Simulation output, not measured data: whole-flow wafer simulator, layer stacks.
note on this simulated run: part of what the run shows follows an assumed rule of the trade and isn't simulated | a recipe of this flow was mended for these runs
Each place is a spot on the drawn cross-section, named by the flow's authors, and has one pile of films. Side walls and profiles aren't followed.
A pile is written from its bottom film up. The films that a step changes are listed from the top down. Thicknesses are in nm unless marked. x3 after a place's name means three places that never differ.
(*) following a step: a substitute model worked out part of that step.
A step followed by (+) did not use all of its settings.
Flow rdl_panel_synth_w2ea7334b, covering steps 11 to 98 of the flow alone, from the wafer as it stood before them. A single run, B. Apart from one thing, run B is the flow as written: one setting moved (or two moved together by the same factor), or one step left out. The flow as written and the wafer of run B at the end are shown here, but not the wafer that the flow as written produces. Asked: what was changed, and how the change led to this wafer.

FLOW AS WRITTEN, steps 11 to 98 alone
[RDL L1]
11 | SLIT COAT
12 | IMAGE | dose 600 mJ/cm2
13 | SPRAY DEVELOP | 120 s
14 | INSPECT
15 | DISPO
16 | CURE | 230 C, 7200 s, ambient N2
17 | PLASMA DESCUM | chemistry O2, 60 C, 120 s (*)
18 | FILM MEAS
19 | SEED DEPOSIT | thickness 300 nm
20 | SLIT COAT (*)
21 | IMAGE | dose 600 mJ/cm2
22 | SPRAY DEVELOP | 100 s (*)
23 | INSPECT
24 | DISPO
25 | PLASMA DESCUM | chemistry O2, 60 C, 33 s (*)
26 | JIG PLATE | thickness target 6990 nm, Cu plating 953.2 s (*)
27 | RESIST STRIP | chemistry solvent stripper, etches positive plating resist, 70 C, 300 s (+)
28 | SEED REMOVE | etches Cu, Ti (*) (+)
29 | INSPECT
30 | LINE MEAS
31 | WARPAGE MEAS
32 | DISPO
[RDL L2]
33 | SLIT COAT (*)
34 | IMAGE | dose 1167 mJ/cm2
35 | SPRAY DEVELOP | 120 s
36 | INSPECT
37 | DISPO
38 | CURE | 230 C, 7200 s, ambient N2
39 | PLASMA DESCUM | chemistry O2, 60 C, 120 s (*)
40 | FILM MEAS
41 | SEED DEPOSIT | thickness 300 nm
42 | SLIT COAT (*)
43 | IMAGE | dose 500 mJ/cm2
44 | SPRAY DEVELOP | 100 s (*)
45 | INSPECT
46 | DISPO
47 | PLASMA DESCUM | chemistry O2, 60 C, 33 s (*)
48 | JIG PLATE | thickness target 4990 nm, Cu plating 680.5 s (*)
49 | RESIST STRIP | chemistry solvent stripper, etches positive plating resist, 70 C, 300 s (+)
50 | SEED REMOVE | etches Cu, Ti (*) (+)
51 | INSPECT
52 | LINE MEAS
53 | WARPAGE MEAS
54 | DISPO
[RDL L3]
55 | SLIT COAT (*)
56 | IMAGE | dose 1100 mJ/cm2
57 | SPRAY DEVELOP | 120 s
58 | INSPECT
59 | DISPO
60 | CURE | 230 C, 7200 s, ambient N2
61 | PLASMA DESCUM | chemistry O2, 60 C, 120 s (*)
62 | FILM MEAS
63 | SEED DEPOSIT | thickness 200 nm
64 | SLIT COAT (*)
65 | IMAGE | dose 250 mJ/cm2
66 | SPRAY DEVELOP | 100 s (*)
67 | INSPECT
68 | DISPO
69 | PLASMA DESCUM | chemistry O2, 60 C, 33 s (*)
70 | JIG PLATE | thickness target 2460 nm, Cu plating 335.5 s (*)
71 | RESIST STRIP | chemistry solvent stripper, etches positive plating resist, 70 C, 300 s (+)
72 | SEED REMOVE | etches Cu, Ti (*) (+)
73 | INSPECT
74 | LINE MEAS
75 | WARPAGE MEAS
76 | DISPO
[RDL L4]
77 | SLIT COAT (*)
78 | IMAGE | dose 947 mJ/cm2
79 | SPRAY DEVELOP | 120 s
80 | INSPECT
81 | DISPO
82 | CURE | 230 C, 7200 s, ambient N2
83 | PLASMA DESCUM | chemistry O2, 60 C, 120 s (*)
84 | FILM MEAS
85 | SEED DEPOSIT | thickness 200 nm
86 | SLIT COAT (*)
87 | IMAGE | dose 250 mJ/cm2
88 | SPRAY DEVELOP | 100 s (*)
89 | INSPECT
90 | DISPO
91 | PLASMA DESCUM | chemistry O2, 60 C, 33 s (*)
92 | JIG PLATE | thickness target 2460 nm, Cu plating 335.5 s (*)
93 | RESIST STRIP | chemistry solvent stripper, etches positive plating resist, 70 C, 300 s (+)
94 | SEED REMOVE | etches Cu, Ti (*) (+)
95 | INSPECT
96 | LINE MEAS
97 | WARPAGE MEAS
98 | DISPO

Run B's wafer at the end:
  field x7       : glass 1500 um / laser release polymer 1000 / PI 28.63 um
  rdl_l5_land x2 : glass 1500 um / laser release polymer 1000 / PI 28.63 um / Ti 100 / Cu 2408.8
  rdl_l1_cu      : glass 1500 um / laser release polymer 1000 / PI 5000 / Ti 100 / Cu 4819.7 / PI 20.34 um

What caused this: step 26, JIG PLATE: Cu plating 667.2 s was run, while the flow as written has Cu plating 953.2 s.

Step by step, how the change led to this:
  26 | JIG PLATE | thickness target 6990 nm, Cu plating 953.2 s (*)
      rdl_l1_cu, rdl_l1_via, rdl_l1_rim, rdl_l2_land, rdl_l2_via: +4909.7 Cu (as written it would have been: +7014.2 Cu)
  33 | SLIT COAT (*)
      rdl_l1_space: +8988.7 PI (as written it would have been: +10.38 um PI)
      field x7, rdl_l3_cu, rdl_l3_space and 9 more: +7578.7 PI (as written it would have been: +8062.5 PI)
      (as well as at 5 more places)
  42 | SLIT COAT (*)
      rdl_l2_cu, rdl_l2_space: +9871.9 ILINE-POS-THICK-GRADE-A (new film) (as written it would have been: +10.13 um ILINE-POS-THICK-GRADE-A (new film))
      rdl_l1_space: +10.23 um ILINE-POS-THICK-GRADE-A (new film) (as written it would have been: +10.52 um ILINE-POS-THICK-GRADE-A (new film))
      (as well as at 3 more places)
  44 | SPRAY DEVELOP | 100 s (*)
      rdl_l2_cu: -9871.9 ILINE-POS-THICK-GRADE-A (all of it) (as written it would have been: -10.13 um ILINE-POS-THICK-GRADE-A (all of it))
      rdl_l2_land: -7430.4 ILINE-POS-THICK-GRADE-A (all of it) (as written it would have been: -7139.5 ILINE-POS-THICK-GRADE-A (all of it))
      (as well as at 1 more place)
  49 | RESIST STRIP | chemistry solvent stripper, etches positive plating resist, 70 C, 300 s (+)
      rdl_l2_space: -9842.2 ILINE-POS-THICK-GRADE-A (all of it) (as written it would have been: -10.1 um ILINE-POS-THICK-GRADE-A (all of it))
      rdl_l1_space: -10.2 um ILINE-POS-THICK-GRADE-A (all of it) (as written it would have been: -10.49 um ILINE-POS-THICK-GRADE-A (all of it))
      (as well as at 1 more place)
  55 | SLIT COAT (*)
      rdl_l1_space: +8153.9 PI (as written it would have been: +8409.5 PI)
      rdl_l1_via: +8239.9 PI (as written it would have been: +8010.4 PI)
      (as well as at 4 more places)
  64 | SLIT COAT (*)
      rdl_l1_space: +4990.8 ILINE-POS-THICK-GRADE-A (new film) (as written it would have been: +5109.9 ILINE-POS-THICK-GRADE-A (new film))
      rdl_l1_via: +5118.1 ILINE-POS-THICK-GRADE-A (new film) (as written it would have been: +4989.6 ILINE-POS-THICK-GRADE-A (new film))
      (as well as at 3 more places)
  71 | RESIST STRIP | chemistry solvent stripper, etches positive plating resist, 70 C, 300 s (+)
      rdl_l1_space: -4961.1 ILINE-POS-THICK-GRADE-A (all of it) (as written it would have been: -5080.2 ILINE-POS-THICK-GRADE-A (all of it))
      rdl_l1_via: -5088.4 ILINE-POS-THICK-GRADE-A (all of it) (as written it would have been: -4959.9 ILINE-POS-THICK-GRADE-A (all of it))
      (as well as at 3 more places)
